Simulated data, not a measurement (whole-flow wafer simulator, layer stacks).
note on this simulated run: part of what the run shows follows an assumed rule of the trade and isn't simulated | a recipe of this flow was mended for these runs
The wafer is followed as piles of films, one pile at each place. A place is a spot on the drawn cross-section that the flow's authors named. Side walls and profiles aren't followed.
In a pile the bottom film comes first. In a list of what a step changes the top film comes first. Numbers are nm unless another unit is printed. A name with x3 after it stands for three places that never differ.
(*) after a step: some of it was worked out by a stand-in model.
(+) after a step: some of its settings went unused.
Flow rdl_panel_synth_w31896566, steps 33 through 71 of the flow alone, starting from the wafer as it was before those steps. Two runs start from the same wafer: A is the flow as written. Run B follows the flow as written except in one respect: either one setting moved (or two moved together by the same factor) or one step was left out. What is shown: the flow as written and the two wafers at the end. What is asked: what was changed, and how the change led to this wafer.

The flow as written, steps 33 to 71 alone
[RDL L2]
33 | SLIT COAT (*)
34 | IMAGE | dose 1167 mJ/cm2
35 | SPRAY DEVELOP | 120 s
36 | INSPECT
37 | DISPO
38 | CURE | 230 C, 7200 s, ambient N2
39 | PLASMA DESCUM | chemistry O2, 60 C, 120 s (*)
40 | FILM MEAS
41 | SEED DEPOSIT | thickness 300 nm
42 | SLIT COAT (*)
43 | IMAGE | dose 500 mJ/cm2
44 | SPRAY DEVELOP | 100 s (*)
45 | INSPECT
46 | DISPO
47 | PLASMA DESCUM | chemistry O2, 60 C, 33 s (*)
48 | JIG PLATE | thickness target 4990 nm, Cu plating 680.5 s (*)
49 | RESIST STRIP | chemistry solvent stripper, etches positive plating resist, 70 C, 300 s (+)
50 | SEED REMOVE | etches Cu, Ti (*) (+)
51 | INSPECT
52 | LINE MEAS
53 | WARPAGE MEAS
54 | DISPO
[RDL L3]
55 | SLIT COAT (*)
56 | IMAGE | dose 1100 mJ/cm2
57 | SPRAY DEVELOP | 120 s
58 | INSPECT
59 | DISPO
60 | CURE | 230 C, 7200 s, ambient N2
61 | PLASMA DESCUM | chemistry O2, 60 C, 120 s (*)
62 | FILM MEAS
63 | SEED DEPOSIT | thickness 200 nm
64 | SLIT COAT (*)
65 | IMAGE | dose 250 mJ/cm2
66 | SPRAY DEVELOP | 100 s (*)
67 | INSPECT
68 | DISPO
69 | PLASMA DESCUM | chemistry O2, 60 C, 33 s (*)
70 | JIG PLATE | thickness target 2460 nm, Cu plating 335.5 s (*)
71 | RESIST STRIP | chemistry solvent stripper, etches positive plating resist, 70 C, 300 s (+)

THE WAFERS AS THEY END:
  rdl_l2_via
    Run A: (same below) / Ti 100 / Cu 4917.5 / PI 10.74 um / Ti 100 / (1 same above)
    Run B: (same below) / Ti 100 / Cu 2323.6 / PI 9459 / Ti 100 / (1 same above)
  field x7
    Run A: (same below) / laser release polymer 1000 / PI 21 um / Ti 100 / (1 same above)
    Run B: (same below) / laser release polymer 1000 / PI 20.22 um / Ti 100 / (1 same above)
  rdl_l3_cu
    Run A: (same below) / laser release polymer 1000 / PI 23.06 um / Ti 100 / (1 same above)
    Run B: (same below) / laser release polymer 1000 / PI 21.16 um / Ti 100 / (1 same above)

The reason: step 48, JIG PLATE: Cu plating 328 s was run, though the flow has Cu plating 680.5 s.

How this came from the change, step by step:
  48 | JIG PLATE | thickness target 4990 nm, Cu plating 680.5 s (*)
      rdl_l2_cu, rdl_l2_land, rdl_l2_via, rdl_l2_rim, rdl_l3_land, rdl_l3_via: A Cu gains 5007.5 | B Cu gains 2413.6
  55 | SLIT COAT (*)
      rdl_l2_space: A PI gains 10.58 um | B PI gains 8507
      rdl_l2_via: A PI gains 10.74 um (new film) | B PI gains 9459 (new film)
      (also at 18 further places)
  64 | SLIT COAT (*)
      rdl_l2_cu: A ILINE-POS-THICK-GRADE-A gains 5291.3 (new film) | B ILINE-POS-THICK-GRADE-A gains 5121.7 (new film)
      rdl_l2_space: A ILINE-POS-THICK-GRADE-A gains 5624.6 (new film) | B ILINE-POS-THICK-GRADE-A gains 5294.3 (new film)
      (also at 7 further places)
  66 | SPRAY DEVELOP | 100 s (*)
      rdl_l3_cu: A ILINE-POS-THICK-GRADE-A loses 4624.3 (all of it) | B ILINE-POS-THICK-GRADE-A loses 4436.8 (all of it)
      rdl_l3_land: A ILINE-POS-THICK-GRADE-A loses 2880.1 (all of it) | B ILINE-POS-THICK-GRADE-A loses 3060.5 (all of it)
      (also at 1 further place)
  71 | RESIST STRIP | chemistry solvent stripper, etches positive plating resist, 70 C, 300 s (+)
      rdl_l2_cu: A ILINE-POS-THICK-GRADE-A loses 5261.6 (all of it) | B ILINE-POS-THICK-GRADE-A loses 5092 (all of it)
      rdl_l2_space: A ILINE-POS-THICK-GRADE-A loses 5594.9 (all of it) | B ILINE-POS-THICK-GRADE-A loses 5264.6 (all of it)
      (also at 4 further places)
